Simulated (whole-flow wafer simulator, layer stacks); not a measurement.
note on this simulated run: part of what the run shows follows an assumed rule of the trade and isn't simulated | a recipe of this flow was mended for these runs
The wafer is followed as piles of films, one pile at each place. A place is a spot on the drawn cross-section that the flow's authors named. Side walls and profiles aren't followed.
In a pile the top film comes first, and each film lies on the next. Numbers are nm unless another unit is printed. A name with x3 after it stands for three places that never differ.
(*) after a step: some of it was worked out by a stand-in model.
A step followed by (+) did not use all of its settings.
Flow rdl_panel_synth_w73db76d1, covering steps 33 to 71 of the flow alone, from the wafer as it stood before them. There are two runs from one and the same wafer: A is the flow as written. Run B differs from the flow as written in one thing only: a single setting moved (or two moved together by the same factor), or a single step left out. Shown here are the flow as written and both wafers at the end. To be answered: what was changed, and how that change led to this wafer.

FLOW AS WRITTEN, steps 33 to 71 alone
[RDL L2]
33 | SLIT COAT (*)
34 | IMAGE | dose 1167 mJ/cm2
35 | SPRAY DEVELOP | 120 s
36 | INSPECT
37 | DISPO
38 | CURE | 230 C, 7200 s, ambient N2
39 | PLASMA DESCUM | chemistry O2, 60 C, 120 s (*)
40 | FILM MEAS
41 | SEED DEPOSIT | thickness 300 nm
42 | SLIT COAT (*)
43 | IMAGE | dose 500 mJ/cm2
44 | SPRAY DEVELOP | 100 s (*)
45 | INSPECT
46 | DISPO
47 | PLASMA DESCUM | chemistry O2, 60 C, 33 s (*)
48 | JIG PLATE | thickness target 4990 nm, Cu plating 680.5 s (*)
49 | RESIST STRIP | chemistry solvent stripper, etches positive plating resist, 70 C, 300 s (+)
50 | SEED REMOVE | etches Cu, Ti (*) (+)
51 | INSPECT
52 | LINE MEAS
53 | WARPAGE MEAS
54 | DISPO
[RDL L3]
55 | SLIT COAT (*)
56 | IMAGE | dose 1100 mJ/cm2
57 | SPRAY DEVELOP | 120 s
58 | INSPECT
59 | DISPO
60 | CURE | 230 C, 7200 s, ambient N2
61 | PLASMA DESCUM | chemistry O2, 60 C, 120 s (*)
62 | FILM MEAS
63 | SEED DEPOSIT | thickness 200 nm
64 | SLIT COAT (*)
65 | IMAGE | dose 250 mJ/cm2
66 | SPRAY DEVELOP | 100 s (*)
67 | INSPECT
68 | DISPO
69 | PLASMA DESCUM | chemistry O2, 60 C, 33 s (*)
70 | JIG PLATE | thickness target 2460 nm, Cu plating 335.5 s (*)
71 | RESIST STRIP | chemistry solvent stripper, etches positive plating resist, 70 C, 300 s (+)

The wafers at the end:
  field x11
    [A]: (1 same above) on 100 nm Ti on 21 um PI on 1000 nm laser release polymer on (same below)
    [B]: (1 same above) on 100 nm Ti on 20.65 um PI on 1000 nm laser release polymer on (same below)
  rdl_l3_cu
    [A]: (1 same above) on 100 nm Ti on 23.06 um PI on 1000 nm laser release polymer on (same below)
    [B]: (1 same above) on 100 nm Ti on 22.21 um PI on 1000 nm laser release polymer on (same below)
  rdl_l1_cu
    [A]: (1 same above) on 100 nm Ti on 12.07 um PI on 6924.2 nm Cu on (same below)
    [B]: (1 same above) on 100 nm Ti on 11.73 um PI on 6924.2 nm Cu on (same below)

The reason: step 48, JIG PLATE: Cu plating 527.4 s was run, whereas the flow has Cu plating 680.5 s.

How this came from the change, step by step:
  48 | JIG PLATE | thickness target 4990 nm, Cu plating 680.5 s (*)
      rdl_l2_cu, rdl_l2_land, rdl_l2_via, rdl_l2_rim, rdl_l3_land, rdl_l3_via: A +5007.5 Cu | B +3880.9 Cu
  55 | SLIT COAT (*)
      rdl_l2_space: A +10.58 um PI | B +9662.1 PI
      field x11, rdl_l4_land x2: A +7936.4 PI | B +7586 PI
      (as well as at 9 more places)
  64 | SLIT COAT (*)
      rdl_l2_space: A +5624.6 ILINE-POS-THICK-GRADE-A (new film) | B +5476.5 ILINE-POS-THICK-GRADE-A (new film)
      rdl_l1_rim: A +5077.5 ILINE-POS-THICK-GRADE-A (new film) | B +4908.2 ILINE-POS-THICK-GRADE-A (new film)
      (as well as at 3 more places)
  66 | SPRAY DEVELOP | 100 s (*)
      rdl_l3_land: A -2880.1 ILINE-POS-THICK-GRADE-A (all of it) | B -2950.9 ILINE-POS-THICK-GRADE-A (all of it)
  71 | RESIST STRIP | chemistry solvent stripper, etches positive plating resist, 70 C, 300 s (+)
      rdl_l2_space: A -5594.9 ILINE-POS-THICK-GRADE-A (all of it) | B -5446.8 ILINE-POS-THICK-GRADE-A (all of it)
      rdl_l1_rim: A -5047.8 ILINE-POS-THICK-GRADE-A (all of it) | B -4878.5 ILINE-POS-THICK-GRADE-A (all of it)
      (as well as at 2 more places)
